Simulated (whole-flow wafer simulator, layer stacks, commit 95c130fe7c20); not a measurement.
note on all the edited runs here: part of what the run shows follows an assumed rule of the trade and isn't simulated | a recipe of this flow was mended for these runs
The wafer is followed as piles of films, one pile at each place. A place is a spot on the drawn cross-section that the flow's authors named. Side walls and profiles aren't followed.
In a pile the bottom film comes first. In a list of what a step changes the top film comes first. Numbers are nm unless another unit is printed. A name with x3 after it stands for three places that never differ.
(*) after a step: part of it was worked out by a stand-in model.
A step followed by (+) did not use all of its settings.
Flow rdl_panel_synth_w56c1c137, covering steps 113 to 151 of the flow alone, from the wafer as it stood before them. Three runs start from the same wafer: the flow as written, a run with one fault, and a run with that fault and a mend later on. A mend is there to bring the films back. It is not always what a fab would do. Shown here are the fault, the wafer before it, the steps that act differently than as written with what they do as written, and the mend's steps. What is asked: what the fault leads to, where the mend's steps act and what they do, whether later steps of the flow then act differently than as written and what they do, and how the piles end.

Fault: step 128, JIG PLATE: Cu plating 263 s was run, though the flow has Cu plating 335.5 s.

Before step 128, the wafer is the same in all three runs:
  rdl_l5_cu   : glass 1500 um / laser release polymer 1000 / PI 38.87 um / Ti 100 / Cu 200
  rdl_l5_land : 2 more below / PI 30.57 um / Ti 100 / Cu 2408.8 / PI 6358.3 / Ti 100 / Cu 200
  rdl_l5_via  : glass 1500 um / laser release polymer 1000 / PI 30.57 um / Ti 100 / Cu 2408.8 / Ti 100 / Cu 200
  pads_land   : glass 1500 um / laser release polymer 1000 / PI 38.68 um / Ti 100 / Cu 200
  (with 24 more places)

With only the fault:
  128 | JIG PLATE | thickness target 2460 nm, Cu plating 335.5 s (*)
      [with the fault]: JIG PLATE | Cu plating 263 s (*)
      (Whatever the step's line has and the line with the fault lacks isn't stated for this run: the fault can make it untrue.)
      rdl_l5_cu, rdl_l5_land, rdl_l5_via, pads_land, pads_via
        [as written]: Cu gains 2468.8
        [with the fault]: Cu gains 1935.3
  Steps further on in the flow that do not act as written:
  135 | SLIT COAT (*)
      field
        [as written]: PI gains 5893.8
        [with the fault]: PI gains 5695.5
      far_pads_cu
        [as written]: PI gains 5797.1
        [with the fault]: PI gains 5599.8
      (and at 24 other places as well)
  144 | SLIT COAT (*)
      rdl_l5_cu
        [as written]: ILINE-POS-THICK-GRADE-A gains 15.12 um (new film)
        [with the fault]: ILINE-POS-THICK-GRADE-A gains 14.94 um (new film)
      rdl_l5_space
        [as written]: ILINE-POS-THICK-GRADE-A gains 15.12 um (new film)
        [with the fault]: ILINE-POS-THICK-GRADE-A gains 14.97 um (new film)
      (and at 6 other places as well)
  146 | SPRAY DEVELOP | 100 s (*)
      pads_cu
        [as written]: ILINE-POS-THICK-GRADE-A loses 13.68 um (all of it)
        [with the fault]: ILINE-POS-THICK-GRADE-A loses 13.65 um (all of it)
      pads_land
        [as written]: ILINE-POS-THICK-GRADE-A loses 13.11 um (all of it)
        [with the fault]: ILINE-POS-THICK-GRADE-A loses 13.16 um (all of it)
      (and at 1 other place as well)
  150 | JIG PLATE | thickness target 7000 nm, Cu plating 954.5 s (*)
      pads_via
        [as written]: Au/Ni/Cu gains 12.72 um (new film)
        [with the fault]: Au/Ni/Cu gains 12.79 um (new film)
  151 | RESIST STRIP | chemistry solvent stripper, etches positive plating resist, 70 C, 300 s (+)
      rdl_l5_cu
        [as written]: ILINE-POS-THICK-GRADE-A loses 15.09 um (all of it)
        [with the fault]: ILINE-POS-THICK-GRADE-A loses 14.91 um (all of it)
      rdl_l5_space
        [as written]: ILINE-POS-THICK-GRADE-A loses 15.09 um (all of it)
        [with the fault]: ILINE-POS-THICK-GRADE-A loses 14.94 um (all of it)
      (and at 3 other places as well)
  The piles end different from the flow's at rdl_l5_cu, rdl_l5_land, rdl_l5_via, pads_land, pads_via by more than 2% or 0.5 nm, whichever is larger.
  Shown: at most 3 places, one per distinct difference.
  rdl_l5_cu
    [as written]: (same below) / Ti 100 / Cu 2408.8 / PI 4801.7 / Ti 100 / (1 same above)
    [with the fault]: (same below) / Ti 100 / Cu 1875.3 / PI 4661.5 / Ti 100 / (1 same above)
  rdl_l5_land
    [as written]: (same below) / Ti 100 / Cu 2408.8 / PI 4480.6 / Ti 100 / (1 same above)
    [with the fault]: (same below) / Ti 100 / Cu 1875.3 / PI 4045.2 / Ti 100 / (1 same above)
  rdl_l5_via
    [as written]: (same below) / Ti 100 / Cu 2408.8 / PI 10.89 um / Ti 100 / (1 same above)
    [with the fault]: (same below) / Ti 100 / Cu 1875.3 / PI 10.32 um / Ti 100 / (1 same above)

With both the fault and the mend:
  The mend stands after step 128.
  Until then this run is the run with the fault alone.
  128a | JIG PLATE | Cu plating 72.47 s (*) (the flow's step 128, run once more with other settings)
      rdl_l5_cu, rdl_l5_land, rdl_l5_via, pads_land, pads_via
        Cu gains 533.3
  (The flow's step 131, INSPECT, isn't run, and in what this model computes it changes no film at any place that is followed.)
  None of the later steps of the flow differs from how it acts as written, at any place that is followed, by more than 2% or 0.5 nm, whichever is larger.
  At the end the piles are close to the flow's at the places that both follow, differing by at most 2% or 0.5 nm, whichever is larger.
